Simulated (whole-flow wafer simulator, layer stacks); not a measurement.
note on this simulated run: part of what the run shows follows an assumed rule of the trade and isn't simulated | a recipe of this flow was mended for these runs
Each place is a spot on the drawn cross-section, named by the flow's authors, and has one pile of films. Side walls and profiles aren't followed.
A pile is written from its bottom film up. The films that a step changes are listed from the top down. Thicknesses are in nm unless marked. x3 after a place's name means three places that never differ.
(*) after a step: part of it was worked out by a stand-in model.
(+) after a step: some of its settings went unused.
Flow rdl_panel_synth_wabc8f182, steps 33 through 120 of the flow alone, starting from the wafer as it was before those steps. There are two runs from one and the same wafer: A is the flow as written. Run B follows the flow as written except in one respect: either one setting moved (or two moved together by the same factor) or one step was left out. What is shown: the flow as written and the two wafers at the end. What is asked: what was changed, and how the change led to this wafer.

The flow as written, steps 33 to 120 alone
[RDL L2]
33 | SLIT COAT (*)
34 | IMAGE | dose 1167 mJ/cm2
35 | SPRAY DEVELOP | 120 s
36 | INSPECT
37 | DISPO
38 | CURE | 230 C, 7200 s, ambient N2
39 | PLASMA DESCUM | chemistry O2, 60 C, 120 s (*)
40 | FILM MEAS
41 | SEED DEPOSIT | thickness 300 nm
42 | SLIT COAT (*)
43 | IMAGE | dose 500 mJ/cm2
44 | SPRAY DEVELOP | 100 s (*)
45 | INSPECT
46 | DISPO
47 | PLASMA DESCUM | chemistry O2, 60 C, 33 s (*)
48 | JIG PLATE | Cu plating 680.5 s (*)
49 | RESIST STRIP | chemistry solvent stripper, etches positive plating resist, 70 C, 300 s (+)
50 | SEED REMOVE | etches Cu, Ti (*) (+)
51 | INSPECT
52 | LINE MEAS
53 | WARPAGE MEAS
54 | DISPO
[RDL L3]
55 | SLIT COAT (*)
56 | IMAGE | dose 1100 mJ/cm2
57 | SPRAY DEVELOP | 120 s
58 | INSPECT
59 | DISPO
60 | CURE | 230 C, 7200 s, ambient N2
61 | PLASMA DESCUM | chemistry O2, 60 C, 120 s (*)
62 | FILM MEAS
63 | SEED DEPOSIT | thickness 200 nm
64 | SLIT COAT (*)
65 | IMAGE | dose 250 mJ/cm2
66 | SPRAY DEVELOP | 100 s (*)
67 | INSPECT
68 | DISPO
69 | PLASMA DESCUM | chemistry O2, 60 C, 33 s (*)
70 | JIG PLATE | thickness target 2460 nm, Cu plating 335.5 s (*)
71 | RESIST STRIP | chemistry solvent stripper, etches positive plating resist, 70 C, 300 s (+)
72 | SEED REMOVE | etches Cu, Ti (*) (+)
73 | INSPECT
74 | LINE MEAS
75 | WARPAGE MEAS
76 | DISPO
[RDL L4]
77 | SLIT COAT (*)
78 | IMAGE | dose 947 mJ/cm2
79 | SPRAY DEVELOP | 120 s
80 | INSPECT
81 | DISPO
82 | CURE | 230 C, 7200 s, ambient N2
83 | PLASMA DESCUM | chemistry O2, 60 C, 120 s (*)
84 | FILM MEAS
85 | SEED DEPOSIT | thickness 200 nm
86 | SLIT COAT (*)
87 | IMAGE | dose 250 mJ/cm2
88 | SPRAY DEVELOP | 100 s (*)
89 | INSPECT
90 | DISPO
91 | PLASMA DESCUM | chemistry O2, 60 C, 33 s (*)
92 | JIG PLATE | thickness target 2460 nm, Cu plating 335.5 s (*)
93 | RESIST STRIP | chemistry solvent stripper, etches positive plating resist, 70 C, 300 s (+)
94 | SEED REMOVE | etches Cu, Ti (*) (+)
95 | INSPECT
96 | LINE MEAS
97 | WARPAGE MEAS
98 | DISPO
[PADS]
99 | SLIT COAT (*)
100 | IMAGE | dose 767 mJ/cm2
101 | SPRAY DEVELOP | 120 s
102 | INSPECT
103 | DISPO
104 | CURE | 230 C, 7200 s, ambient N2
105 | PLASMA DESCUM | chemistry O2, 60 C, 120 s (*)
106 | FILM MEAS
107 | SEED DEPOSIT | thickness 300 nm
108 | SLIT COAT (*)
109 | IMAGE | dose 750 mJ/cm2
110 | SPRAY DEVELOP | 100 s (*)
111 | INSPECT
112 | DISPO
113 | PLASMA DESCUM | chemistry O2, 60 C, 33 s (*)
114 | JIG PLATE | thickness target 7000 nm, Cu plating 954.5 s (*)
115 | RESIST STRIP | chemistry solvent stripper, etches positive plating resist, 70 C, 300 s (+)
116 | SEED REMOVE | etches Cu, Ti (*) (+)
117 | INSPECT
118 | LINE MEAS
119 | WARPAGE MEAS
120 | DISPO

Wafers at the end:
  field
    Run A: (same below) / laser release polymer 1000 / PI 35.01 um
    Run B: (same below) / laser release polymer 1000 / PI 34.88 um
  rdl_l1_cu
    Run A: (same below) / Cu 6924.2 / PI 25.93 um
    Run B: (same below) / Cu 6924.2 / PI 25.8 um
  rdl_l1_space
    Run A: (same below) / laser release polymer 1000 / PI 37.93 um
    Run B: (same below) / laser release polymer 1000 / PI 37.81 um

What caused this: step 48, JIG PLATE: Cu plating 626.1 s was run, though the flow has Cu plating 680.5 s.

Step by step, how the change led to this:
  48 | JIG PLATE | Cu plating 680.5 s (*)
      rdl_l2_cu, rdl_l2_land, rdl_l2_via, rdl_l2_rim, rdl_l3_land, rdl_l3_via: A +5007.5 Cu | B +4607.2 Cu
  55 | SLIT COAT (*)
      rdl_l3_cu, rdl_l3_space: A +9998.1 PI | B +9691.6 PI
      rdl_l2_space: A +10.58 um PI | B +10.25 um PI
      (also at 2 further places)
  64 | SLIT COAT (*)
      rdl_l2_via: A +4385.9 ILINE-POS-THICK-GRADE-A (new film) | B +4502 ILINE-POS-THICK-GRADE-A (new film)
  71 | RESIST STRIP | chemistry solvent stripper, etches positive plating resist, 70 C, 300 s (+)
      rdl_l2_via: A -4356.2 ILINE-POS-THICK-GRADE-A (all of it) | B -4472.3 ILINE-POS-THICK-GRADE-A (all of it)
  77 | SLIT COAT (*)
      rdl_l3_via: A +11.89 um PI (new film) | B +11.94 um PI (new film)
  108 | SLIT COAT (*)
      rdl_l2_cu, rdl_l2_space: A +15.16 um ILINE-POS-THICK-GRADE-A (new film) | B +15.14 um ILINE-POS-THICK-GRADE-A (new film)
      rdl_l2_land: A +14.84 um ILINE-POS-THICK-GRADE-A (new film) | B +14.86 um ILINE-POS-THICK-GRADE-A (new film)
      (also at 4 further places)
  115 | RESIST STRIP | chemistry solvent stripper, etches positive plating resist, 70 C, 300 s (+)
      rdl_l2_cu, rdl_l2_space: A -15.13 um ILINE-POS-THICK-GRADE-A (all of it) | B -15.11 um ILINE-POS-THICK-GRADE-A (all of it)
      rdl_l2_land: A -14.81 um ILINE-POS-THICK-GRADE-A (all of it) | B -14.83 um ILINE-POS-THICK-GRADE-A (all of it)
      (also at 4 further places)
